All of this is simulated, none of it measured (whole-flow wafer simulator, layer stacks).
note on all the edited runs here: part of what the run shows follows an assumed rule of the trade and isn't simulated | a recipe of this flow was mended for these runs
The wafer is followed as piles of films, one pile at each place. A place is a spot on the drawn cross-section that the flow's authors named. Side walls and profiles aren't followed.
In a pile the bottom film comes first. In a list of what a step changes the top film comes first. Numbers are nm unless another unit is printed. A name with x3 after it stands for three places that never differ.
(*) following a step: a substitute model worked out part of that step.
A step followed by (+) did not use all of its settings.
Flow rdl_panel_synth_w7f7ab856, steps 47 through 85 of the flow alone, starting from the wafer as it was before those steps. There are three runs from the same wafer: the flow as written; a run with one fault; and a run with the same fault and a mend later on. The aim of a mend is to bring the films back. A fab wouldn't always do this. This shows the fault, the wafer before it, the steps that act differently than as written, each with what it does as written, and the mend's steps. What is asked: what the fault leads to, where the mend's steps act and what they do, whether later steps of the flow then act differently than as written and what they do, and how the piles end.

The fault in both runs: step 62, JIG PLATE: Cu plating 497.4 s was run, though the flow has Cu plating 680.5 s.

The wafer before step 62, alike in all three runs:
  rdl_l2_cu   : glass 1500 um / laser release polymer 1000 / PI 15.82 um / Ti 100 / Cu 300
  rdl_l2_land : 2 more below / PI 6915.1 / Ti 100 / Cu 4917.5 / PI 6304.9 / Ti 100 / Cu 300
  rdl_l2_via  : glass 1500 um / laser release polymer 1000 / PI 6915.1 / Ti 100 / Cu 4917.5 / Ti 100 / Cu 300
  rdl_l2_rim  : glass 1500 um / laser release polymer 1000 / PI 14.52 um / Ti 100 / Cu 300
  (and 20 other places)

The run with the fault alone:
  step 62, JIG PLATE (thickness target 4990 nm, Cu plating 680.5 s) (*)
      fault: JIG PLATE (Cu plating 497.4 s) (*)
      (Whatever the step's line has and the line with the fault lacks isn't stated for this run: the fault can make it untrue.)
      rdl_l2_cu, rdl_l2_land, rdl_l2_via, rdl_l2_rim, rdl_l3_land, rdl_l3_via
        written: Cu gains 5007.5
        fault: Cu gains 3660.2
  Later steps of the flow acting differently than as written:
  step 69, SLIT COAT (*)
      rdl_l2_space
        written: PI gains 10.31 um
        fault: PI gains 9243.4
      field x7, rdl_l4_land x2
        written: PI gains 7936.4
        fault: PI gains 7519.4
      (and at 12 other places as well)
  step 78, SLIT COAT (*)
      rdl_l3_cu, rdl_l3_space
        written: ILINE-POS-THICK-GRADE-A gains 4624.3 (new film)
        fault: ILINE-POS-THICK-GRADE-A gains 4531.8 (new film)
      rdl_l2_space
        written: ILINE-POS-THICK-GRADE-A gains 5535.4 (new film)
        fault: ILINE-POS-THICK-GRADE-A gains 5342.3 (new film)
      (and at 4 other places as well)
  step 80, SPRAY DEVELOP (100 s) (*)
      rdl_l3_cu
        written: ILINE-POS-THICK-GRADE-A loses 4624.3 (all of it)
        fault: ILINE-POS-THICK-GRADE-A loses 4531.8 (all of it)
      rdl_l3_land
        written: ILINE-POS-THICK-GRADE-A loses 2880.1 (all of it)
        fault: ILINE-POS-THICK-GRADE-A loses 2966.1 (all of it)
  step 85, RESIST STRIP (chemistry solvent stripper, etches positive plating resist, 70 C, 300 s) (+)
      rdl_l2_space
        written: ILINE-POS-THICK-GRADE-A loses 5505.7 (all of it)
        fault: ILINE-POS-THICK-GRADE-A loses 5312.6 (all of it)
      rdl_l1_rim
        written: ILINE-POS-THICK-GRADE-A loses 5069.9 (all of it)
        fault: ILINE-POS-THICK-GRADE-A loses 4877.6 (all of it)
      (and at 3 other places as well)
  By the end, the piles at far_pads_cu, rdl_l1_cu, rdl_l1_land and 11 more depart from the flow's by more than 2% or 0.5 nm, whichever is larger.
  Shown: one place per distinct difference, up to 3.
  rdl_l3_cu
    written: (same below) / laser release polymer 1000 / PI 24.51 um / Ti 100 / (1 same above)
    fault: (same below) / laser release polymer 1000 / PI 23.5 um / Ti 100 / (1 same above)
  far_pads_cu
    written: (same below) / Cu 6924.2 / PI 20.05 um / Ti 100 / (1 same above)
    fault: (same below) / Cu 6924.2 / PI 19.63 um / Ti 100 / (1 same above)
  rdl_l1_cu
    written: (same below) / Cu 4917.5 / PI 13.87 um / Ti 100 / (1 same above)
    fault: (same below) / Cu 4917.5 / PI 13.46 um / Ti 100 / (1 same above)

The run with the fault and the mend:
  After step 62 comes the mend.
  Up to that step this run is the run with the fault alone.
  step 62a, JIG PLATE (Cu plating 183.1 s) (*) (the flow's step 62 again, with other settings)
      rdl_l2_cu, rdl_l2_land, rdl_l2_via, rdl_l2_rim, rdl_l3_land, rdl_l3_via
        Cu gains 1347.4
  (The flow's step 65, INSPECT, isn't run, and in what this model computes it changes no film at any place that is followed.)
  None of the later steps of the flow acts differently than as written at any place that is followed.
  The piles end the same as the flow's at every place that both follow.
